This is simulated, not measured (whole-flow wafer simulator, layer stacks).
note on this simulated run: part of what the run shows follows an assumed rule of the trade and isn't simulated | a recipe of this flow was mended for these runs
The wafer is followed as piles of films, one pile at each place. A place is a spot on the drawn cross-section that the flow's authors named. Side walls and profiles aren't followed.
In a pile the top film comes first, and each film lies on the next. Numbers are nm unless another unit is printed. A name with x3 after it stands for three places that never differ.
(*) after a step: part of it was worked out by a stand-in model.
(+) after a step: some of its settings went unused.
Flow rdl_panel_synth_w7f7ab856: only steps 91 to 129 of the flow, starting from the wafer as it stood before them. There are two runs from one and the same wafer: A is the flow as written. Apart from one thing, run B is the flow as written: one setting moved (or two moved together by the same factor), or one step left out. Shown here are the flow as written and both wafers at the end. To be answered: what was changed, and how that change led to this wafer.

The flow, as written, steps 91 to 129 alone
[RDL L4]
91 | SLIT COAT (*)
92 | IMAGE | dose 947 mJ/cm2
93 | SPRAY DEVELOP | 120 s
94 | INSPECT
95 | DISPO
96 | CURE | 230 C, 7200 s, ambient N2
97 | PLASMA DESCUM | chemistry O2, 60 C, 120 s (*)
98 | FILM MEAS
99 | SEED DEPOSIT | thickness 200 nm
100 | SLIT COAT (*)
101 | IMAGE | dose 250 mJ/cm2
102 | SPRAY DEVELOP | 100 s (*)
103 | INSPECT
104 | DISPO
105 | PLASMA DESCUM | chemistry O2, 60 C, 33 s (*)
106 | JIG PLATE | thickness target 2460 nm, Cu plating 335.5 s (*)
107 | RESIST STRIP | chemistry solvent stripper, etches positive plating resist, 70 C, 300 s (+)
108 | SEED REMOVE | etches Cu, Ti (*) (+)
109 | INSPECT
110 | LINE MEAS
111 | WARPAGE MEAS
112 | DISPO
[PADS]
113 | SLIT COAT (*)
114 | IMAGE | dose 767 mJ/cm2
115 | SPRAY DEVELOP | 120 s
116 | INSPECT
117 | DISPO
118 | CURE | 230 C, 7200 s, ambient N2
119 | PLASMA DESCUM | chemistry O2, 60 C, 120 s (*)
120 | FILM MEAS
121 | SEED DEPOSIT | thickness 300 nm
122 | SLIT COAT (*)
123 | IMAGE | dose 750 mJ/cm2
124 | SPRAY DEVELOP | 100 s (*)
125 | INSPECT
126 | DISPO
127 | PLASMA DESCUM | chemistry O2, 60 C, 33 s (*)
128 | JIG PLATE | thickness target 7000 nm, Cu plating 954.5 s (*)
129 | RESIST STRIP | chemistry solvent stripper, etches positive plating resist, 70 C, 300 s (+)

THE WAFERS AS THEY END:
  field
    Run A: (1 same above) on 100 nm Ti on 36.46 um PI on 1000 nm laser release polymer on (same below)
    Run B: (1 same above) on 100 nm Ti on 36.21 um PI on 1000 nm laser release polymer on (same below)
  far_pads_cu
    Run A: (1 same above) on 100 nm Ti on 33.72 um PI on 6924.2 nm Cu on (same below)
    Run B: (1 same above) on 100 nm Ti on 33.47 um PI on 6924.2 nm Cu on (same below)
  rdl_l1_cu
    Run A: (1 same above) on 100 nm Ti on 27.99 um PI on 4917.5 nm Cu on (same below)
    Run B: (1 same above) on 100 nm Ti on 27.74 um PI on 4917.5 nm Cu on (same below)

What caused this: step 106, JIG PLATE: Cu plating 243.6 s was run, whereas the flow has Cu plating 335.5 s.

Step by step, how the change led to this:
  106 | JIG PLATE | thickness target 2460 nm, Cu plating 335.5 s (*)
      rdl_l4_cu, rdl_l4_land, rdl_l4_via, pads_land, pads_via: A Cu gains 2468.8 | B Cu gains 1792.6
  113 | SLIT COAT (*)
      field: A PI gains 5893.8 | B PI gains 5643.2
      far_pads_cu: A PI gains 5844.2 | B PI gains 5594.1
      (and at 20 other places as well)
  122 | SLIT COAT (*)
      rdl_l2_land: A ILINE-POS-THICK-GRADE-A gains 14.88 um (new film) | B ILINE-POS-THICK-GRADE-A gains 14.87 um (new film)
      rdl_l4_cu: A ILINE-POS-THICK-GRADE-A gains 15.12 um (new film) | B ILINE-POS-THICK-GRADE-A gains 14.89 um (new film)
      (and at 7 other places as well)
  124 | SPRAY DEVELOP | 100 s (*)
      pads_cu: A ILINE-POS-THICK-GRADE-A loses 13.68 um (all of it) | B ILINE-POS-THICK-GRADE-A loses 13.65 um (all of it)
      pads_land: A ILINE-POS-THICK-GRADE-A loses 13.11 um (all of it) | B ILINE-POS-THICK-GRADE-A loses 13.17 um (all of it)
      (and at 1 other place as well)
  129 | RESIST STRIP | chemistry solvent stripper, etches positive plating resist, 70 C, 300 s (+)
      rdl_l2_cu, rdl_l2_space: A ILINE-POS-THICK-GRADE-A loses 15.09 um (all of it) | B ILINE-POS-THICK-GRADE-A loses 15.1 um (all of it)
      rdl_l2_land: A ILINE-POS-THICK-GRADE-A loses 14.85 um (all of it) | B ILINE-POS-THICK-GRADE-A loses 14.84 um (all of it)
      (and at 5 other places as well)
